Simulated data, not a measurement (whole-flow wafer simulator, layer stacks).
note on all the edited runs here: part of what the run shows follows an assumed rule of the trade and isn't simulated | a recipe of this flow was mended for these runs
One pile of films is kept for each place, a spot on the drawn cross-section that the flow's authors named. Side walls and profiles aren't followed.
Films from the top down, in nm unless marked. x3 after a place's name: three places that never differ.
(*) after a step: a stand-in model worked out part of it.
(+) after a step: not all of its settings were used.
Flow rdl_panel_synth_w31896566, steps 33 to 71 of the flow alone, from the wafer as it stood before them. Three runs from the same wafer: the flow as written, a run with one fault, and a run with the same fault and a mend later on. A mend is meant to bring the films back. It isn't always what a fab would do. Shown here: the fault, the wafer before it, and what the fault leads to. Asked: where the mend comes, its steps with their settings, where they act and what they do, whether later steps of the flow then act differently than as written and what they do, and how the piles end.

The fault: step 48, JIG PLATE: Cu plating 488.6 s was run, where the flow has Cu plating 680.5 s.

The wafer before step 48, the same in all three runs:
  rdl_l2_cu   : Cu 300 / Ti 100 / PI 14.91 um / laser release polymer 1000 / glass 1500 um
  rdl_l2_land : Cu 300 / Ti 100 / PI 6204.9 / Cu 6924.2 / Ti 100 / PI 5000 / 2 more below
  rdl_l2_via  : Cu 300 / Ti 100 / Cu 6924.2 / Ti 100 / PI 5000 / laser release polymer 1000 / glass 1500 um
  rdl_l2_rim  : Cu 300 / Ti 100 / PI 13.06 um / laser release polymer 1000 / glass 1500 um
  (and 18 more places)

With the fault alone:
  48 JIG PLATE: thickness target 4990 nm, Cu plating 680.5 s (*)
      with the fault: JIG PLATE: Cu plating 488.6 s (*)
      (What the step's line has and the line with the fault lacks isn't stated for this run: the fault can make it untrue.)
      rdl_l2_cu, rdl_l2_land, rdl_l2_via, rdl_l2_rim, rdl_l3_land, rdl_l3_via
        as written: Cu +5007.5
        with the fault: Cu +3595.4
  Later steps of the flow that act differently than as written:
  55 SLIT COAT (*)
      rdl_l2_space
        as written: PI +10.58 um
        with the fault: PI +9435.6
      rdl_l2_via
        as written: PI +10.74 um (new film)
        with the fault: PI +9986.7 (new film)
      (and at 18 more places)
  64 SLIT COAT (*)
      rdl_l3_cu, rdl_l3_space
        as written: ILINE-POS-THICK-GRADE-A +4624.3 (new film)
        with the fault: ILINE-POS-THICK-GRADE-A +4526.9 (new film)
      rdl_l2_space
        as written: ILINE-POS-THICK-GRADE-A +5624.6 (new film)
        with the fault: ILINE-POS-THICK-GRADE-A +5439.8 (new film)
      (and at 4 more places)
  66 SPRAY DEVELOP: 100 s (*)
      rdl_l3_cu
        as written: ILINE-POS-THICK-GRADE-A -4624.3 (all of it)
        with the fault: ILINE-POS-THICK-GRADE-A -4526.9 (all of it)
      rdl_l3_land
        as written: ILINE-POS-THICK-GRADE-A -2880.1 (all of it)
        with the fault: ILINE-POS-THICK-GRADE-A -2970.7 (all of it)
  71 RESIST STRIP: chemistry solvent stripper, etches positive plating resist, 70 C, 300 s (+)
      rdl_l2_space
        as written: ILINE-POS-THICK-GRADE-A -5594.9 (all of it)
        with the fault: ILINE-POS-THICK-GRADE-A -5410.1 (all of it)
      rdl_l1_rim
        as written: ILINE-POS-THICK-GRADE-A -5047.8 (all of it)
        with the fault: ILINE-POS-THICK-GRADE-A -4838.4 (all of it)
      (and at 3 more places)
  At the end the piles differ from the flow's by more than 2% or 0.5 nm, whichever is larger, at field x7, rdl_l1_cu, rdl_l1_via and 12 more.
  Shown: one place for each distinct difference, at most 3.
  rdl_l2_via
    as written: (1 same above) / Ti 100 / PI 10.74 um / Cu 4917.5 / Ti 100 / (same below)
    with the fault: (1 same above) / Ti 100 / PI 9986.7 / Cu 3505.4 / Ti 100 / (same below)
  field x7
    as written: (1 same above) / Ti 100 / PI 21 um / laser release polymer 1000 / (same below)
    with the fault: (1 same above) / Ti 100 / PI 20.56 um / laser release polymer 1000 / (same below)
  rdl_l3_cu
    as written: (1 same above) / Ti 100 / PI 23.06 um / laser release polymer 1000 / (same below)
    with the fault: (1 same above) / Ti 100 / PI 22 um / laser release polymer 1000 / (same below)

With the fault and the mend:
  The mend comes after step 48.
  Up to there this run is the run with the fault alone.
  48a JIG PLATE: Cu plating 191.9 s (*) (the flow's step 48 once more, with other settings)
      rdl_l2_cu, rdl_l2_land, rdl_l2_via, rdl_l2_rim, rdl_l3_land, rdl_l3_via
        Cu +1412.1
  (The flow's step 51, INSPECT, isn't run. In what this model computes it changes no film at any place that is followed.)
  No later step of the flow acts differently than as written at any place that is followed.
  At the end the piles are the same as the flow's at every place that both follow.
